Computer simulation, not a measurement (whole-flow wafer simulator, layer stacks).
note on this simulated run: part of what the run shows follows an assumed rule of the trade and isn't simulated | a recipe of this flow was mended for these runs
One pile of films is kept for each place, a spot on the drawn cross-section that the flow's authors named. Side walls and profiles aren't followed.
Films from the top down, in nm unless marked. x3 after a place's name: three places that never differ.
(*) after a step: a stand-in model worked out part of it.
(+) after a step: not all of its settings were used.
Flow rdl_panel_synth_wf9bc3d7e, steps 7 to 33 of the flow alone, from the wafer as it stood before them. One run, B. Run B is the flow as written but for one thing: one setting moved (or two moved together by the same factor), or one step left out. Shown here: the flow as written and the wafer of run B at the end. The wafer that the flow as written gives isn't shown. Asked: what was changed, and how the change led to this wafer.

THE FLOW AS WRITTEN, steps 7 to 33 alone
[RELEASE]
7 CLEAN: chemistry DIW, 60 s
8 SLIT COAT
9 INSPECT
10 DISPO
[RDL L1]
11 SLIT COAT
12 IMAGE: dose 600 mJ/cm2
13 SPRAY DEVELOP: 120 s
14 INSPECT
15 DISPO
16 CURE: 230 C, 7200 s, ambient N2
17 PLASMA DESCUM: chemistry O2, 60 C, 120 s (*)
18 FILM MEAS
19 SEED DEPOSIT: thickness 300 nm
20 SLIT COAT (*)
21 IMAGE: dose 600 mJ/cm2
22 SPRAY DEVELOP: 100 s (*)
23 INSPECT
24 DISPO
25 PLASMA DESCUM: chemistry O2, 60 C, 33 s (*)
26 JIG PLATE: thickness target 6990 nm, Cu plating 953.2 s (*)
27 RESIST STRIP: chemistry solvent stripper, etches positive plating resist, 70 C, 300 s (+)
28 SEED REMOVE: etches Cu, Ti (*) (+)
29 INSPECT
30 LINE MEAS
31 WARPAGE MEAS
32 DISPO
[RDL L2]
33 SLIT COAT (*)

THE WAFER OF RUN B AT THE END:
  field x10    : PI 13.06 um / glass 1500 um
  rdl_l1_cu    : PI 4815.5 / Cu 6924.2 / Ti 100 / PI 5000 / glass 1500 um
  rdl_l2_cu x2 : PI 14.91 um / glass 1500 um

The cause: step 8, SLIT COAT, was left out.

How the change led to this, step by step:
  (no step that both runs have acts differently)
